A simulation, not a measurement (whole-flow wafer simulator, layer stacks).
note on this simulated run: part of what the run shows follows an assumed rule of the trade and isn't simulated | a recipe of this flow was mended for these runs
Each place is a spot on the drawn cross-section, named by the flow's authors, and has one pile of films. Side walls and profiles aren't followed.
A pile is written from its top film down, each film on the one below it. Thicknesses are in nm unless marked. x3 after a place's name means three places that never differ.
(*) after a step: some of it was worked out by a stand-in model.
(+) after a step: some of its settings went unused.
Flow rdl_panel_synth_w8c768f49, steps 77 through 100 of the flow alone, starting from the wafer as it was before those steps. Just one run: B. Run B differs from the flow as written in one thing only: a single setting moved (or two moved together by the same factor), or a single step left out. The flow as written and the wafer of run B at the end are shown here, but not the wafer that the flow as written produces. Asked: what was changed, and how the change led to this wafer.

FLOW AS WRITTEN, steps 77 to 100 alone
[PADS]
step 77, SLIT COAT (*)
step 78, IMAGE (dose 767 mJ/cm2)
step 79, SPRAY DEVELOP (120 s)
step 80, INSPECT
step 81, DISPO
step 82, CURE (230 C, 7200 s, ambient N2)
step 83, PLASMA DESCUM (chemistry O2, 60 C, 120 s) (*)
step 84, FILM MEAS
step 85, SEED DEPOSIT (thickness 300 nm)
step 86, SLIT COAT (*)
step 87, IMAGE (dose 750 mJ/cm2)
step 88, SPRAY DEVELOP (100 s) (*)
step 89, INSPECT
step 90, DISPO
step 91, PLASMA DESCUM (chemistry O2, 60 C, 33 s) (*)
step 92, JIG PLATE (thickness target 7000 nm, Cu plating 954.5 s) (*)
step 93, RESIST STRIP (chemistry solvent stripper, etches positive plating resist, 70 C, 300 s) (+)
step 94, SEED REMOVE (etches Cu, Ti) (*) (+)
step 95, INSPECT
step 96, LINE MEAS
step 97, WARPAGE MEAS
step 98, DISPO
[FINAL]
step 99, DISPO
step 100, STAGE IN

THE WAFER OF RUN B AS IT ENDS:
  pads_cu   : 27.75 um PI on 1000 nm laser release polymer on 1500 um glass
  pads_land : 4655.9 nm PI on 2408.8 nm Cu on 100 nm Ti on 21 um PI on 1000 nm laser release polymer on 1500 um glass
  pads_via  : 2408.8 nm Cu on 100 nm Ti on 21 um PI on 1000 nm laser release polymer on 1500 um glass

The reason: step 92, JIG PLATE: thickness target 7000 nm, Cu plating 954.5 s (*), was omitted.

How this came from the change, step by step:
  step 94, SEED REMOVE (etches Cu, Ti) (*) (+)
      pads_cu, pads_land, pads_via: Cu loses 300 (all of it), Ti loses 100 (all of it) (as written it would have been: Cu loses 390)
If metal films that touch count as one body, pads_cu has 0 bodies; the flow as written gives 1 body.
If metal films that touch count as one body, pads_land has 1 body; the flow as written gives 2 bodies (between them, from the top down: PI 4655.9).
